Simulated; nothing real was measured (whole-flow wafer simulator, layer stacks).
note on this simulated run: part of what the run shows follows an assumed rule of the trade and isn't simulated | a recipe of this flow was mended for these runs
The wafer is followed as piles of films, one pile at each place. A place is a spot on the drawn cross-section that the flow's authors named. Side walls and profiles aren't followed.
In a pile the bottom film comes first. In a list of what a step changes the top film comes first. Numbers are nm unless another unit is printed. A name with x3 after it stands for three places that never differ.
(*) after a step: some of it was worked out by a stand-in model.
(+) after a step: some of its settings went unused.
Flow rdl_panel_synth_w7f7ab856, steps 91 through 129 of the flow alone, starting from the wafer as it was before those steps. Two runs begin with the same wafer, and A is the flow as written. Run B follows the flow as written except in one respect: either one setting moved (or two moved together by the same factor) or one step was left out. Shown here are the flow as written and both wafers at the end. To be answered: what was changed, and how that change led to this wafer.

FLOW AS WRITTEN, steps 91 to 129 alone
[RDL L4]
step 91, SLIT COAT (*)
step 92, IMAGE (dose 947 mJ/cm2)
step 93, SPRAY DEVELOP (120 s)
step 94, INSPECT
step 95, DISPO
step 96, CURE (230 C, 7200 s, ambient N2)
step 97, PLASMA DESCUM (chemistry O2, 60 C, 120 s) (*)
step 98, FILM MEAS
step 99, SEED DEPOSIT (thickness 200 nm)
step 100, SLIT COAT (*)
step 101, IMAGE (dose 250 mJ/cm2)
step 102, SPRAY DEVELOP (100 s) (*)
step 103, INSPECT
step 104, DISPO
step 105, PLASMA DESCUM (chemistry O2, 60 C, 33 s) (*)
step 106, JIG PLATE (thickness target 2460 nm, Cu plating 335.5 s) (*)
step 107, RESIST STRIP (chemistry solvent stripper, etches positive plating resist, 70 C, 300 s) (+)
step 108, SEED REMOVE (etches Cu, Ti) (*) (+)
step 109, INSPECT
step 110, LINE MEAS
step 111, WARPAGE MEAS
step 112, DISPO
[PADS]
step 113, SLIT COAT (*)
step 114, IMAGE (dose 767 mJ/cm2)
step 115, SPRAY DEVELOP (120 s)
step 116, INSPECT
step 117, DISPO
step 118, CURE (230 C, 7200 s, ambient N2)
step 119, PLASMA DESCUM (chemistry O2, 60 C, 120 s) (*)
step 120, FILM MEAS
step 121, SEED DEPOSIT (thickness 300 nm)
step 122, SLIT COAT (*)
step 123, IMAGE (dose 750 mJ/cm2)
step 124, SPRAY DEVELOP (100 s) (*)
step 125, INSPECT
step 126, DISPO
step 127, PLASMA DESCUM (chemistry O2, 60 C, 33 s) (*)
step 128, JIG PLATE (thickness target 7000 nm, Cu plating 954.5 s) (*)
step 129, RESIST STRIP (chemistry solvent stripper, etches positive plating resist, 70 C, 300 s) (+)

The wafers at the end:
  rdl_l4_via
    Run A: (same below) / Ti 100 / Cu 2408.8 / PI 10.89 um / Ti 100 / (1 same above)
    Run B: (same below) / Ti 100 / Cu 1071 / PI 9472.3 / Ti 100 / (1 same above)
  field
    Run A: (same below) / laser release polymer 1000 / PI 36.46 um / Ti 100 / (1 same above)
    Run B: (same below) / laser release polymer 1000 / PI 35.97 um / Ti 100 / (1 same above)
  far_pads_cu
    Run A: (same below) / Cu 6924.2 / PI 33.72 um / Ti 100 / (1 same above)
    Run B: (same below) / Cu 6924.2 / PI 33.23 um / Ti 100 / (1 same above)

The reason: step 106, JIG PLATE: Cu plating 153.7 s was run, though the flow has Cu plating 335.5 s.

The path from the change to this, step by step:
  step 106, JIG PLATE (thickness target 2460 nm, Cu plating 335.5 s) (*)
      rdl_l4_cu, rdl_l4_land, rdl_l4_via, pads_land, pads_via: A +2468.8 Cu | B +1131 Cu
  step 113, SLIT COAT (*)
      rdl_l4_via: A +10.89 um PI (new film) | B +9472.3 PI (new film)
      field: A +5893.8 PI | B +5405.1 PI
      (as well as at 21 more places)
  step 122, SLIT COAT (*)
      rdl_l2_cu, rdl_l2_space: A +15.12 um ILINE-POS-THICK-GRADE-A (new film) | B +15.13 um ILINE-POS-THICK-GRADE-A (new film)
      rdl_l1_space: A +15.17 um ILINE-POS-THICK-GRADE-A (new film) | B +15.18 um ILINE-POS-THICK-GRADE-A (new film)
      (as well as at 13 more places)
  step 124, SPRAY DEVELOP (100 s) (*)
      pads_cu: A -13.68 um ILINE-POS-THICK-GRADE-A (all of it) | B -13.61 um ILINE-POS-THICK-GRADE-A (all of it)
      pads_land: A -13.11 um ILINE-POS-THICK-GRADE-A (all of it) | B -13.23 um ILINE-POS-THICK-GRADE-A (all of it)
      (as well as at 1 more place)
  step 128, JIG PLATE (thickness target 7000 nm, Cu plating 954.5 s) (*)
      pads_via: A +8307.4 Cu | B +8485.1 Cu
  step 129, RESIST STRIP (chemistry solvent stripper, etches positive plating resist, 70 C, 300 s) (+)
      rdl_l2_cu, rdl_l2_space: A -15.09 um ILINE-POS-THICK-GRADE-A (all of it) | B -15.1 um ILINE-POS-THICK-GRADE-A (all of it)
      rdl_l1_space: A -15.14 um ILINE-POS-THICK-GRADE-A (all of it) | B -15.15 um ILINE-POS-THICK-GRADE-A (all of it)
      (as well as at 10 more places)
